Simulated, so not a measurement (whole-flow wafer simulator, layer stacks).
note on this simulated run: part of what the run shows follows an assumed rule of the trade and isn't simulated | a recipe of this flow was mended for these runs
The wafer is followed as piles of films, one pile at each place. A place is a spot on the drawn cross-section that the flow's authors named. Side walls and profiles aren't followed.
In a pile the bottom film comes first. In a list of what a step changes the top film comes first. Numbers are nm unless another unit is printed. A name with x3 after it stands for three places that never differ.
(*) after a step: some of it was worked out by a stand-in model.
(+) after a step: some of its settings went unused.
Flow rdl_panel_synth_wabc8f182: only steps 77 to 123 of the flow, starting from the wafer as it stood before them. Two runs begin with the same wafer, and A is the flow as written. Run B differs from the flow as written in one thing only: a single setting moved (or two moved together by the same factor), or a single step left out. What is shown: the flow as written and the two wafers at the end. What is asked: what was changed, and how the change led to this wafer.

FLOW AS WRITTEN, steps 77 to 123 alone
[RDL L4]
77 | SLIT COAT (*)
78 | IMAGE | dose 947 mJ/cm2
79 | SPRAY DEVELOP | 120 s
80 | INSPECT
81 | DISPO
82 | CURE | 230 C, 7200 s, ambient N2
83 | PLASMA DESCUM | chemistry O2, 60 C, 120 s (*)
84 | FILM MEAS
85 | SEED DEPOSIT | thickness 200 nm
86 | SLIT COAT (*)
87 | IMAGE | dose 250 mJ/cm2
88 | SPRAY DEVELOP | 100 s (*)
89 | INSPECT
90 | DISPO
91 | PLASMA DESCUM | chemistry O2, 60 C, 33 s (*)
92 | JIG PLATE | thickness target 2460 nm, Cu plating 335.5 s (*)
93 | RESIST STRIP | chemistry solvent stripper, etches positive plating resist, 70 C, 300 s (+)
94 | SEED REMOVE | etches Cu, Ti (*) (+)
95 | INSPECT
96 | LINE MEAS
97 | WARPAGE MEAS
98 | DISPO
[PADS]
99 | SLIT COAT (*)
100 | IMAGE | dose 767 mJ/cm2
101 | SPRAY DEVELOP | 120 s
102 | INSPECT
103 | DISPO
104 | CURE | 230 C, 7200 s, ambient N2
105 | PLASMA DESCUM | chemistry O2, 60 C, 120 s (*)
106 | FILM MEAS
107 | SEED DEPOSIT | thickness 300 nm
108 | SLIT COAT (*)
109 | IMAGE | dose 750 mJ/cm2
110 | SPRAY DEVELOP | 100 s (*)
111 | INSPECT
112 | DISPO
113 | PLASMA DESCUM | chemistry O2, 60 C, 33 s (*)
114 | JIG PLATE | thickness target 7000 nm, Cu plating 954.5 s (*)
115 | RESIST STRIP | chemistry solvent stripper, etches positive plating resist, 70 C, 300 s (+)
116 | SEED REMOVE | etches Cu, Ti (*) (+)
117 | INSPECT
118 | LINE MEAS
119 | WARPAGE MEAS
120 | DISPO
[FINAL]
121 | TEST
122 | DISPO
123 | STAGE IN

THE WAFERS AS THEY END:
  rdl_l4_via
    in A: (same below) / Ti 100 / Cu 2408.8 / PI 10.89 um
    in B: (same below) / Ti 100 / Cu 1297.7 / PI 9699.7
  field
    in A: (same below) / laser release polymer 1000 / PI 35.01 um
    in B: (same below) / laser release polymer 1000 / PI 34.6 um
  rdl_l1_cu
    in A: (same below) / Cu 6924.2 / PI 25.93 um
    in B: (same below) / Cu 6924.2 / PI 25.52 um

What caused this: step 92, JIG PLATE: Cu plating 184.5 s was run, though the flow has Cu plating 335.5 s.

Step by step, how the change led to this:
  92 | JIG PLATE | thickness target 2460 nm, Cu plating 335.5 s (*)
      rdl_l4_cu, rdl_l4_land, rdl_l4_via, pads_land, pads_via: A +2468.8 Cu | B +1357.7 Cu
  99 | SLIT COAT (*)
      rdl_l4_via: A +10.89 um PI (new film) | B +9699.7 PI (new film)
      field: A +5893.8 PI | B +5485.9 PI
      (and at 19 other places as well)
  108 | SLIT COAT (*)
      rdl_l3_land: A +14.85 um ILINE-POS-THICK-GRADE-A (new film) | B +14.84 um ILINE-POS-THICK-GRADE-A (new film)
      rdl_l4_cu: A +15.12 um ILINE-POS-THICK-GRADE-A (new film) | B +14.73 um ILINE-POS-THICK-GRADE-A (new film)
      (and at 7 other places as well)
  110 | SPRAY DEVELOP | 100 s (*)
      pads_cu: A -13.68 um ILINE-POS-THICK-GRADE-A (all of it) | B -13.62 um ILINE-POS-THICK-GRADE-A (all of it)
      pads_land: A -13.11 um ILINE-POS-THICK-GRADE-A (all of it) | B -13.21 um ILINE-POS-THICK-GRADE-A (all of it)
      (and at 1 other place as well)
  115 | RESIST STRIP | chemistry solvent stripper, etches positive plating resist, 70 C, 300 s (+)
      rdl_l3_space: A -15 um ILINE-POS-THICK-GRADE-A (all of it) | B -15.01 um ILINE-POS-THICK-GRADE-A (all of it)
      rdl_l4_cu: A -15.09 um ILINE-POS-THICK-GRADE-A (all of it) | B -14.7 um ILINE-POS-THICK-GRADE-A (all of it)
      (and at 4 other places as well)
